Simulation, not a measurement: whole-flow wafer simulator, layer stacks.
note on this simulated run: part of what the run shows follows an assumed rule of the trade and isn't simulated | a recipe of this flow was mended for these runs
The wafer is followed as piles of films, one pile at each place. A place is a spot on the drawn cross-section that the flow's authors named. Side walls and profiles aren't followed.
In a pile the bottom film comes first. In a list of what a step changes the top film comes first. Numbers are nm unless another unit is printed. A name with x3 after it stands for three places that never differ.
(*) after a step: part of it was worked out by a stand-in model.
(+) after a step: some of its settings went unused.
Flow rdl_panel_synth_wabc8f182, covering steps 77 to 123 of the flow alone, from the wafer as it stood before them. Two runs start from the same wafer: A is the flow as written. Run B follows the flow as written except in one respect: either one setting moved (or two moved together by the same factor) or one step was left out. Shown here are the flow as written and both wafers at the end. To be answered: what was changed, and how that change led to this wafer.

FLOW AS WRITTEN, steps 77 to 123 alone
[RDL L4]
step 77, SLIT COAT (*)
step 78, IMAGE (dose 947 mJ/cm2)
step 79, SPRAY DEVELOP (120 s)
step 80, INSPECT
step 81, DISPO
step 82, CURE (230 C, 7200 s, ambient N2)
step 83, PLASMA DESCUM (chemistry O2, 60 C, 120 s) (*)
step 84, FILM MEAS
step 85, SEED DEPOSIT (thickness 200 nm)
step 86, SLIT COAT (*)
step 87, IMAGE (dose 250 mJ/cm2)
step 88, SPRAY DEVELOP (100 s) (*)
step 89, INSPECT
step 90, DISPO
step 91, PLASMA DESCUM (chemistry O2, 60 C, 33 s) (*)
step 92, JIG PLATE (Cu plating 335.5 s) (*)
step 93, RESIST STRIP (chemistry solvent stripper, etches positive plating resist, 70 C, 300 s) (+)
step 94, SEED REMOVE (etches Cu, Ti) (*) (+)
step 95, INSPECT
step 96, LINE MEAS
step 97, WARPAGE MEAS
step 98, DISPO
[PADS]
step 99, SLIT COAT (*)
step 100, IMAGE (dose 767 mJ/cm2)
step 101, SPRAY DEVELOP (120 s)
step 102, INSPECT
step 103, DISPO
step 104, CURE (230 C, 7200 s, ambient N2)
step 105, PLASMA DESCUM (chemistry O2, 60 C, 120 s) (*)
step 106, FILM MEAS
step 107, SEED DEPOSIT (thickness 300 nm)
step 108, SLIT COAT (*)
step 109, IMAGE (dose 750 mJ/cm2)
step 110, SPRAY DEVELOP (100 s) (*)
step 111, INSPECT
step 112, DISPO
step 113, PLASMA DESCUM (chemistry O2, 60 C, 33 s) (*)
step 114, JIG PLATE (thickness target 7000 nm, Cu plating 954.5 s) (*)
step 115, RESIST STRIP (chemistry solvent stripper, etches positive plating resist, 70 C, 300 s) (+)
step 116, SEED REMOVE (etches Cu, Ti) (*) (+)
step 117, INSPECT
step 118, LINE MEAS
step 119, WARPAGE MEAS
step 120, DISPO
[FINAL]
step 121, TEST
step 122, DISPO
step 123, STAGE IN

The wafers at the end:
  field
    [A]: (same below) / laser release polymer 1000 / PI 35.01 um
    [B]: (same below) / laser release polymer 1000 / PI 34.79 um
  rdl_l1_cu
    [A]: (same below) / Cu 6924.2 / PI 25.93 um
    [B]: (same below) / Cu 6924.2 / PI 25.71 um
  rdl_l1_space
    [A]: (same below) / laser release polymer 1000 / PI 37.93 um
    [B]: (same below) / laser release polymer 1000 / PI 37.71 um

Cause: step 92, JIG PLATE: Cu plating 255 s was run, while the flow as written has Cu plating 335.5 s.

Step by step, how the change led to this:
  step 92, JIG PLATE (Cu plating 335.5 s) (*)
      rdl_l4_cu, rdl_l4_land, rdl_l4_via, pads_land, pads_via: A +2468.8 Cu | B +1876.5 Cu
  step 99, SLIT COAT (*)
      field: A +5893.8 PI | B +5673.9 PI
      rdl_l1_cu: A +5874.7 PI | B +5655.1 PI
      (also at 18 further places)
  step 108, SLIT COAT (*)
      rdl_l4_cu: A +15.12 um ILINE-POS-THICK-GRADE-A (new film) | B +14.92 um ILINE-POS-THICK-GRADE-A (new film)
      rdl_l4_space: A +15.12 um ILINE-POS-THICK-GRADE-A (new film) | B +14.95 um ILINE-POS-THICK-GRADE-A (new film)
      (also at 6 further places)
  step 110, SPRAY DEVELOP (100 s) (*)
      pads_cu: A -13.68 um ILINE-POS-THICK-GRADE-A (all of it) | B -13.65 um ILINE-POS-THICK-GRADE-A (all of it)
      pads_land: A -13.11 um ILINE-POS-THICK-GRADE-A (all of it) | B -13.16 um ILINE-POS-THICK-GRADE-A (all of it)
      (also at 1 further place)
  step 115, RESIST STRIP (chemistry solvent stripper, etches positive plating resist, 70 C, 300 s) (+)
      rdl_l4_cu: A -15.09 um ILINE-POS-THICK-GRADE-A (all of it) | B -14.89 um ILINE-POS-THICK-GRADE-A (all of it)
      rdl_l4_space: A -15.09 um ILINE-POS-THICK-GRADE-A (all of it) | B -14.92 um ILINE-POS-THICK-GRADE-A (all of it)
      (also at 3 further places)
